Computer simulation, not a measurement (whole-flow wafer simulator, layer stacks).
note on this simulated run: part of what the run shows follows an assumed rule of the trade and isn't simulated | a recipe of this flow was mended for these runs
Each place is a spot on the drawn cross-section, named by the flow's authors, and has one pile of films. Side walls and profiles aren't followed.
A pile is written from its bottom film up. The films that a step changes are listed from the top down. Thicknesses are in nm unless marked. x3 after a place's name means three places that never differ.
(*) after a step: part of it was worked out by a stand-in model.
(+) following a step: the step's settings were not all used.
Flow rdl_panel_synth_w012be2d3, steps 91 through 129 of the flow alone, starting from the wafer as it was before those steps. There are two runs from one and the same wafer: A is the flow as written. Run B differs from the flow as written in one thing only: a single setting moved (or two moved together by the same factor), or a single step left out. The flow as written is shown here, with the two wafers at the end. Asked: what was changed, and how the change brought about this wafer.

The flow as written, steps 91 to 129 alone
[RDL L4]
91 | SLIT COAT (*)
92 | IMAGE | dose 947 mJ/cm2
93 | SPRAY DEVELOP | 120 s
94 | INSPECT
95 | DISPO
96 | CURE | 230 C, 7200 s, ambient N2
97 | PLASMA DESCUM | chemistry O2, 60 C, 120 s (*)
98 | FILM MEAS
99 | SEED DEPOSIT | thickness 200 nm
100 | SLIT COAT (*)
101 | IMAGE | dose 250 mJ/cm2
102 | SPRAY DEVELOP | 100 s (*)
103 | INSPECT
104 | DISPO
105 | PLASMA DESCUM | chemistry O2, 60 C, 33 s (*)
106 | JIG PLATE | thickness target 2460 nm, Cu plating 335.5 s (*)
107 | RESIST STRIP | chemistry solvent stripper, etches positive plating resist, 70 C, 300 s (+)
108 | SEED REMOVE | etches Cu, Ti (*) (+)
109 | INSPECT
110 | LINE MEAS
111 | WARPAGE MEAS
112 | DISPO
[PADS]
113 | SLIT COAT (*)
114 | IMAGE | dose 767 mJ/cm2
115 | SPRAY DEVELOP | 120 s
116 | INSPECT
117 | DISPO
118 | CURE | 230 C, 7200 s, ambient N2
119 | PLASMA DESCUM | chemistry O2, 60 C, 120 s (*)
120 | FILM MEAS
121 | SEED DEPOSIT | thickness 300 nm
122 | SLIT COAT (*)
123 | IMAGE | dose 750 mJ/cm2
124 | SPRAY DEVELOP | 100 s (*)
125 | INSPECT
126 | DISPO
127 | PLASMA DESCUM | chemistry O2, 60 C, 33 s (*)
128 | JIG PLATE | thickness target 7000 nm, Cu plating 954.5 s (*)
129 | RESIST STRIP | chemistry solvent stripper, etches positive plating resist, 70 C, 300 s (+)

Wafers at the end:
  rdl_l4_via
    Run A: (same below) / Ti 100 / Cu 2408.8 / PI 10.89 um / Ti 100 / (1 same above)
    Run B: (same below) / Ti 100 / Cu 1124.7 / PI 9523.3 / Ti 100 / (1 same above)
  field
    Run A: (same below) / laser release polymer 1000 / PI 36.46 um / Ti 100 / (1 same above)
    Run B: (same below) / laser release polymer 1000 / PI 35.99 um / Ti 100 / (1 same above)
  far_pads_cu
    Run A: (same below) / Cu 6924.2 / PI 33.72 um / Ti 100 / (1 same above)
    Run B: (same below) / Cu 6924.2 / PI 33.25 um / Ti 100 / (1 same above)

The reason: step 106, JIG PLATE: Cu plating 161 s was run, whereas the flow has Cu plating 335.5 s.

Step by step, how the change led to this:
  106 | JIG PLATE | thickness target 2460 nm, Cu plating 335.5 s (*)
      rdl_l4_cu, rdl_l4_land, rdl_l4_via, pads_land, pads_via: A +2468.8 Cu | B +1184.7 Cu
  113 | SLIT COAT (*)
      rdl_l4_via: A +10.89 um PI (new film) | B +9523.3 PI (new film)
      field: A +5893.8 PI | B +5424.2 PI
      (as well as at 21 more places)
  122 | SLIT COAT (*)
      rdl_l2_cu, rdl_l2_space: A +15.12 um ILINE-POS-THICK-GRADE-A (new film) | B +15.13 um ILINE-POS-THICK-GRADE-A (new film)
      rdl_l1_space: A +15.17 um ILINE-POS-THICK-GRADE-A (new film) | B +15.18 um ILINE-POS-THICK-GRADE-A (new film)
      (as well as at 12 more places)
  124 | SPRAY DEVELOP | 100 s (*)
      pads_cu: A -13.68 um ILINE-POS-THICK-GRADE-A (all of it) | B -13.62 um ILINE-POS-THICK-GRADE-A (all of it)
      pads_land: A -13.11 um ILINE-POS-THICK-GRADE-A (all of it) | B -13.22 um ILINE-POS-THICK-GRADE-A (all of it)
      (as well as at 1 more place)
  128 | JIG PLATE | thickness target 7000 nm, Cu plating 954.5 s (*)
      pads_via: A +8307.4 Cu | B +8477.7 Cu
  129 | RESIST STRIP | chemistry solvent stripper, etches positive plating resist, 70 C, 300 s (+)
      rdl_l2_cu, rdl_l2_space: A -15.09 um ILINE-POS-THICK-GRADE-A (all of it) | B -15.1 um ILINE-POS-THICK-GRADE-A (all of it)
      rdl_l1_space: A -15.14 um ILINE-POS-THICK-GRADE-A (all of it) | B -15.15 um ILINE-POS-THICK-GRADE-A (all of it)
      (as well as at 10 more places)
